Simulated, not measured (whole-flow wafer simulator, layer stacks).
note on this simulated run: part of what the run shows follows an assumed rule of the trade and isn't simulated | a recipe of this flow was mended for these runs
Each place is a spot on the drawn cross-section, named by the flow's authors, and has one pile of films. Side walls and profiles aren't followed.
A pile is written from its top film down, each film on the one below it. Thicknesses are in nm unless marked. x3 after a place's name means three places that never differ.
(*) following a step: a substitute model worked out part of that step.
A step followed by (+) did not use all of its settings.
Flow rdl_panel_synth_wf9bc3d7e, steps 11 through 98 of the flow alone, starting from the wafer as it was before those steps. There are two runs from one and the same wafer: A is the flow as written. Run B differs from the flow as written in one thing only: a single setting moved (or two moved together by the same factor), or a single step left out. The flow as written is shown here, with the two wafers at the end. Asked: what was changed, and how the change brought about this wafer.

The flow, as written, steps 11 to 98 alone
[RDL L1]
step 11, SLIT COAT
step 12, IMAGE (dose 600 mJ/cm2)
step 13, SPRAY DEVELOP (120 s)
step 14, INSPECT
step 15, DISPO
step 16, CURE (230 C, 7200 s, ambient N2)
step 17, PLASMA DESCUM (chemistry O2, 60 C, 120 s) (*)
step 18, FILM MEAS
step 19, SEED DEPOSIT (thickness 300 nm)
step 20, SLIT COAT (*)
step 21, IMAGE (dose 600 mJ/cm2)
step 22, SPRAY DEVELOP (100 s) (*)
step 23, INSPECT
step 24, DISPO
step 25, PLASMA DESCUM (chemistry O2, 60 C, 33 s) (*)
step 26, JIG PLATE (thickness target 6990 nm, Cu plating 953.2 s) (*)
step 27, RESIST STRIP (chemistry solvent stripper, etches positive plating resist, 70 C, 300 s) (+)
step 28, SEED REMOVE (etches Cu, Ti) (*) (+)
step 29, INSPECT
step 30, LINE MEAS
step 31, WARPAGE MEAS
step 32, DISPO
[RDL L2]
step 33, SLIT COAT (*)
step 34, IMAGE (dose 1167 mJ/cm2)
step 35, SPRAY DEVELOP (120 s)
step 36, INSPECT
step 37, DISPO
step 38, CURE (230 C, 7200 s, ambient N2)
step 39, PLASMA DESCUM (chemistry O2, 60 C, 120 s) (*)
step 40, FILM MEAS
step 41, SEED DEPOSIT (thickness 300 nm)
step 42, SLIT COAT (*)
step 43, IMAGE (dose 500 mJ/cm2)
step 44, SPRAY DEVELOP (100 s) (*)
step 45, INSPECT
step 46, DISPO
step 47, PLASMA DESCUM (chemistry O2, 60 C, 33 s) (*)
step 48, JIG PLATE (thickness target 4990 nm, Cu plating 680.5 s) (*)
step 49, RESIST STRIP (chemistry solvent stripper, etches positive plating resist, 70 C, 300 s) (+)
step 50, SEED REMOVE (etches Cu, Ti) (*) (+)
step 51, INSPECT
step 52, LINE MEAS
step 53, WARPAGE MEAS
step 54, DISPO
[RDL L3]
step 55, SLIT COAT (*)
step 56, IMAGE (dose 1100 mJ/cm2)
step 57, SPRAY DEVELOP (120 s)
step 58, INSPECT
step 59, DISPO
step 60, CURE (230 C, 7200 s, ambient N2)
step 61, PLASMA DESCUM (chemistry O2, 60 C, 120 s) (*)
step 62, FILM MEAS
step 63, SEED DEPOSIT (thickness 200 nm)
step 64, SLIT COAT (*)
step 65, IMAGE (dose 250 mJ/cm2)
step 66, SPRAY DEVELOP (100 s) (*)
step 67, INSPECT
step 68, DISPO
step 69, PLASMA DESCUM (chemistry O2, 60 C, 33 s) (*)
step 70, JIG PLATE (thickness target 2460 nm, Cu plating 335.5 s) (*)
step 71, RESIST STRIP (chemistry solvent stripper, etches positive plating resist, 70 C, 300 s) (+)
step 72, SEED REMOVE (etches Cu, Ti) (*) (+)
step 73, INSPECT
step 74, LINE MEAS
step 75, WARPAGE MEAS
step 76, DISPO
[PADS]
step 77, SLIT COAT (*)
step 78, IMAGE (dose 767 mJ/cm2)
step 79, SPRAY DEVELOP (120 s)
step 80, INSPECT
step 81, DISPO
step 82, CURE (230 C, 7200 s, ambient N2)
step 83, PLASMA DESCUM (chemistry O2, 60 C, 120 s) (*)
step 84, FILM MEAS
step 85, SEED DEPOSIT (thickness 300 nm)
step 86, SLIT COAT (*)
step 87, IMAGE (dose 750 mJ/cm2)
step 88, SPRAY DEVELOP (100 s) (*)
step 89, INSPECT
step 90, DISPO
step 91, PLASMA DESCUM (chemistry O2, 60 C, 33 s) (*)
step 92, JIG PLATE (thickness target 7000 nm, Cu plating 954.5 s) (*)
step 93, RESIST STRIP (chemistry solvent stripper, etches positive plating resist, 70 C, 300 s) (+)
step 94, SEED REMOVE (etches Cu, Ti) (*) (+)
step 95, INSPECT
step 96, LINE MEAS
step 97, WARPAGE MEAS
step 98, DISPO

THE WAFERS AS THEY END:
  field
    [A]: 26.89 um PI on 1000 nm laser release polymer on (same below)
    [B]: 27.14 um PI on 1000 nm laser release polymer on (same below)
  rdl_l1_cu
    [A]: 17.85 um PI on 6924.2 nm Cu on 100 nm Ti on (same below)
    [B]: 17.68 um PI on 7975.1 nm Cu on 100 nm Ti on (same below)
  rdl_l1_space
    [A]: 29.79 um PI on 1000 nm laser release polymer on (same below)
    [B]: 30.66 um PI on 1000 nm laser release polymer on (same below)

The reason: step 26, JIG PLATE: Cu plating 1096 s was run, while the flow as written has Cu plating 953.2 s.

Step by step, how the change led to this:
  step 26, JIG PLATE (thickness target 6990 nm, Cu plating 953.2 s) (*)
      rdl_l1_cu, rdl_l1_via, rdl_l1_rim, rdl_l2_land, rdl_l2_via: A Cu gains 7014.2 | B Cu gains 8065.1
  step 33, SLIT COAT (*)
      rdl_l2_cu, rdl_l2_space: A PI gains 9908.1 | B PI gains 10.45 um
      field, rdl_l3_cu, rdl_l3_space and 7 more: A PI gains 8062.5 | B PI gains 8309.4
      (as well as at 3 more places)
  step 42, SLIT COAT (*)
      rdl_l1_via: A ILINE-POS-THICK-GRADE-A gains 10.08 um (new film) | B ILINE-POS-THICK-GRADE-A gains 9939.6 (new film)
      rdl_l2_cu, rdl_l2_space: A ILINE-POS-THICK-GRADE-A gains 10.13 um (new film) | B ILINE-POS-THICK-GRADE-A gains 10.25 um (new film)
      (as well as at 2 more places)
  step 44, SPRAY DEVELOP (100 s) (*)
      rdl_l2_cu: A ILINE-POS-THICK-GRADE-A loses 10.13 um (all of it) | B ILINE-POS-THICK-GRADE-A loses 10.25 um (all of it)
      rdl_l2_via: A ILINE-POS-THICK-GRADE-A loses 12.5 um (all of it) | B ILINE-POS-THICK-GRADE-A loses 12.34 um (all of it)
  step 49, RESIST STRIP (chemistry solvent stripper, etches positive plating resist, 70 C, 300 s) (+)
      rdl_l1_via: A ILINE-POS-THICK-GRADE-A loses 10.05 um (all of it) | B ILINE-POS-THICK-GRADE-A loses 9909.9 (all of it)
      rdl_l1_space: A ILINE-POS-THICK-GRADE-A loses 10.49 um (all of it) | B ILINE-POS-THICK-GRADE-A loses 10.62 um (all of it)
      (as well as at 1 more place)
  step 55, SLIT COAT (*)
      rdl_l2_space: A PI gains 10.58 um | B PI gains 10.7 um
      rdl_l2_land: A PI gains 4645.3 (new film) | B PI gains 4522.8 (new film)
      (as well as at 1 more place)
  step 86, SLIT COAT (*)
      rdl_l1_cu: A ILINE-POS-THICK-GRADE-A gains 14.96 um (new film) | B ILINE-POS-THICK-GRADE-A gains 14.99 um (new film)
      rdl_l1_space: A ILINE-POS-THICK-GRADE-A gains 15.05 um (new film) | B ILINE-POS-THICK-GRADE-A gains 15.08 um (new film)
      (as well as at 6 more places)
  step 93, RESIST STRIP (chemistry solvent stripper, etches positive plating resist, 70 C, 300 s) (+)
      rdl_l1_cu: A ILINE-POS-THICK-GRADE-A loses 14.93 um (all of it) | B ILINE-POS-THICK-GRADE-A loses 14.96 um (all of it)
      rdl_l1_space: A ILINE-POS-THICK-GRADE-A loses 15.02 um (all of it) | B ILINE-POS-THICK-GRADE-A loses 15.05 um (all of it)
      (as well as at 6 more places)
